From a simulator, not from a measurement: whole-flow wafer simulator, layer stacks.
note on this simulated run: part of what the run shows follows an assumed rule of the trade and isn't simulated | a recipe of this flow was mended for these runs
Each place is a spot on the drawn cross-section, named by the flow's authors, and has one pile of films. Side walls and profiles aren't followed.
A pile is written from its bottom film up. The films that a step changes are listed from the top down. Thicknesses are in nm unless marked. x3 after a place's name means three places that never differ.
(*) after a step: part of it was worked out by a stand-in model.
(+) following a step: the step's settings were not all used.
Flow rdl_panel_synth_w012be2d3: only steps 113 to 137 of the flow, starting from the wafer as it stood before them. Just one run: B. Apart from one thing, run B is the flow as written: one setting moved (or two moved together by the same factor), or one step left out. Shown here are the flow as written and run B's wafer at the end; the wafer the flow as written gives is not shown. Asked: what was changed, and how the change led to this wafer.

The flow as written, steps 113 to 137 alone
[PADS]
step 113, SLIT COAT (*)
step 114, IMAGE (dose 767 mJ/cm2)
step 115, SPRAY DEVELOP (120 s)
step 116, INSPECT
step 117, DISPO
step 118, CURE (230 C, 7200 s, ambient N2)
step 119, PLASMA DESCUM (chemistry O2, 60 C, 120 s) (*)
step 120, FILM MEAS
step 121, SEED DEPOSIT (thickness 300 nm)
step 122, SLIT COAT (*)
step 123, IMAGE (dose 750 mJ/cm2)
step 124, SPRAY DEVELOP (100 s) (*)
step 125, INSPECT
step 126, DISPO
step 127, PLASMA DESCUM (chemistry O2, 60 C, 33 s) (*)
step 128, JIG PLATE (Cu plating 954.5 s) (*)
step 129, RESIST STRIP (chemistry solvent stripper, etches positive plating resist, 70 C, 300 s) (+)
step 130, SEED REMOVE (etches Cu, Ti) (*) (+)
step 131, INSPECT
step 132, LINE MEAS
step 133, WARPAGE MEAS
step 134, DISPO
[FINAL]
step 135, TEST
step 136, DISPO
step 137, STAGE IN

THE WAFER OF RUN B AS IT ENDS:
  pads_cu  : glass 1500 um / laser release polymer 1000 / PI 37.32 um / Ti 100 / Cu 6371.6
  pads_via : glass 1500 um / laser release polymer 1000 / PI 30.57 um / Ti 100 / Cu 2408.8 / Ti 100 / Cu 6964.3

The reason: step 128, JIG PLATE: Cu plating 878.1 s was run, while the flow as written has Cu plating 954.5 s.

The path from the change to this, step by step:
  step 128, JIG PLATE (Cu plating 954.5 s) (*)
      pads_cu, pads_land: Cu gains 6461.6 (as written it would have been: Cu gains 7023.8)
      pads_via: Cu gains 7054.3 (as written it would have been: Cu gains 8307.4)
